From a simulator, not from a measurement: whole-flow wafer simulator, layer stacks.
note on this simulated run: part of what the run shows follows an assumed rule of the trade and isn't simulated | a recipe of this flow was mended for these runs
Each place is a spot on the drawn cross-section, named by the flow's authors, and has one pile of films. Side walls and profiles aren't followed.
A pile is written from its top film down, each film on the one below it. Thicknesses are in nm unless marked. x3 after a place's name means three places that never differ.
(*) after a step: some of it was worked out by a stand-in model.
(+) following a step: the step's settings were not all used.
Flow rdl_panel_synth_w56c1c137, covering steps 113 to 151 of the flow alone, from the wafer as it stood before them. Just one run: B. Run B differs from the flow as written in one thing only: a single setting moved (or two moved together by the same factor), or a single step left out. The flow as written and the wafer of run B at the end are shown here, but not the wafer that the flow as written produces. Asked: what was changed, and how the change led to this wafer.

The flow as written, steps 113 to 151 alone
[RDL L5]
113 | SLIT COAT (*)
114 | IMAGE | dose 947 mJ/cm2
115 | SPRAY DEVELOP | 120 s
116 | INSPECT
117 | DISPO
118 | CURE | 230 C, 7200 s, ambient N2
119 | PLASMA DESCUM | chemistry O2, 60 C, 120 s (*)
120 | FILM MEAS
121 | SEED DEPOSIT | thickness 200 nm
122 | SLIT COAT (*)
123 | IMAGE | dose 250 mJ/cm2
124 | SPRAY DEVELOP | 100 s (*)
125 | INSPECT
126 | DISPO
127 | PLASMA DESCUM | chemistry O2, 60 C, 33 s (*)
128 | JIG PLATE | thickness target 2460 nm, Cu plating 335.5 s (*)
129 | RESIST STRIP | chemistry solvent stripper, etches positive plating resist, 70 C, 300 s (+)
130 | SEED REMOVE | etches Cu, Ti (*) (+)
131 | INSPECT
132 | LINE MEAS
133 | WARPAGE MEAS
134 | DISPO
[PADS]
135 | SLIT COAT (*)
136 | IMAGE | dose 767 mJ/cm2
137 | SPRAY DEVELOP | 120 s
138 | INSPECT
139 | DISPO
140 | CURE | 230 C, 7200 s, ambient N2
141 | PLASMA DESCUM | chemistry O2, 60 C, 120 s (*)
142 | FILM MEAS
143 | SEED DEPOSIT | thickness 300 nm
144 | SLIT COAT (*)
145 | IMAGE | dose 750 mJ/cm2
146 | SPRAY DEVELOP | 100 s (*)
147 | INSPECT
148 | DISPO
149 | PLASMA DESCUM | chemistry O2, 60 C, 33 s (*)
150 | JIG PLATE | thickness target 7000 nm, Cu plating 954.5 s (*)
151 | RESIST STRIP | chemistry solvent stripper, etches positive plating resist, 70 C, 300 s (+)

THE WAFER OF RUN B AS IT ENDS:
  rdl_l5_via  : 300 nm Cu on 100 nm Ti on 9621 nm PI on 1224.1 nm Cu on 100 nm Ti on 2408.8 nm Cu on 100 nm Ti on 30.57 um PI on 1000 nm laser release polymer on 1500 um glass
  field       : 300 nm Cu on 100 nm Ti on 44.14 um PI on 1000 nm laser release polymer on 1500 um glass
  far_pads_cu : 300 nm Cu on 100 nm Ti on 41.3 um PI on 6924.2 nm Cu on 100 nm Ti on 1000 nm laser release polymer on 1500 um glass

Cause: step 128, JIG PLATE: Cu plating 174.5 s was run, though the flow has Cu plating 335.5 s.

The path from the change to this, step by step:
  128 | JIG PLATE | thickness target 2460 nm, Cu plating 335.5 s (*)
      rdl_l5_cu, rdl_l5_land, rdl_l5_via, pads_land, pads_via: Cu gains 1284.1 (it would be, as written: Cu gains 2468.8)
  135 | SLIT COAT (*)
      rdl_l5_via: PI gains 9621 (new film) (it would be, as written: PI gains 10.89 um (new film))
      rdl_l2_cu, rdl_l2_space: PI gains 5537 (it would be, as written: PI gains 5972.5)
      (also at 24 further places)
  144 | SLIT COAT (*)
      rdl_l5_cu: ILINE-POS-THICK-GRADE-A gains 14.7 um (new film) (it would be, as written: ILINE-POS-THICK-GRADE-A gains 15.12 um (new film))
      rdl_l5_space: ILINE-POS-THICK-GRADE-A gains 14.82 um (new film) (it would be, as written: ILINE-POS-THICK-GRADE-A gains 15.12 um (new film))
      (also at 6 further places)
  146 | SPRAY DEVELOP | 100 s (*)
      pads_cu: ILINE-POS-THICK-GRADE-A loses 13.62 um (all of it) (it would be, as written: ILINE-POS-THICK-GRADE-A loses 13.68 um (all of it))
      pads_land: ILINE-POS-THICK-GRADE-A loses 13.21 um (all of it) (it would be, as written: ILINE-POS-THICK-GRADE-A loses 13.11 um (all of it))
      (also at 1 further place)
  150 | JIG PLATE | thickness target 7000 nm, Cu plating 954.5 s (*)
      pads_via: Au/Ni/Cu gains 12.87 um (new film) (it would be, as written: Au/Ni/Cu gains 12.72 um (new film))
  151 | RESIST STRIP | chemistry solvent stripper, etches positive plating resist, 70 C, 300 s (+)
      rdl_l5_cu: ILINE-POS-THICK-GRADE-A loses 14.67 um (all of it) (it would be, as written: ILINE-POS-THICK-GRADE-A loses 15.09 um (all of it))
      rdl_l5_space: ILINE-POS-THICK-GRADE-A loses 14.79 um (all of it) (it would be, as written: ILINE-POS-THICK-GRADE-A loses 15.09 um (all of it))
      (also at 3 further places)
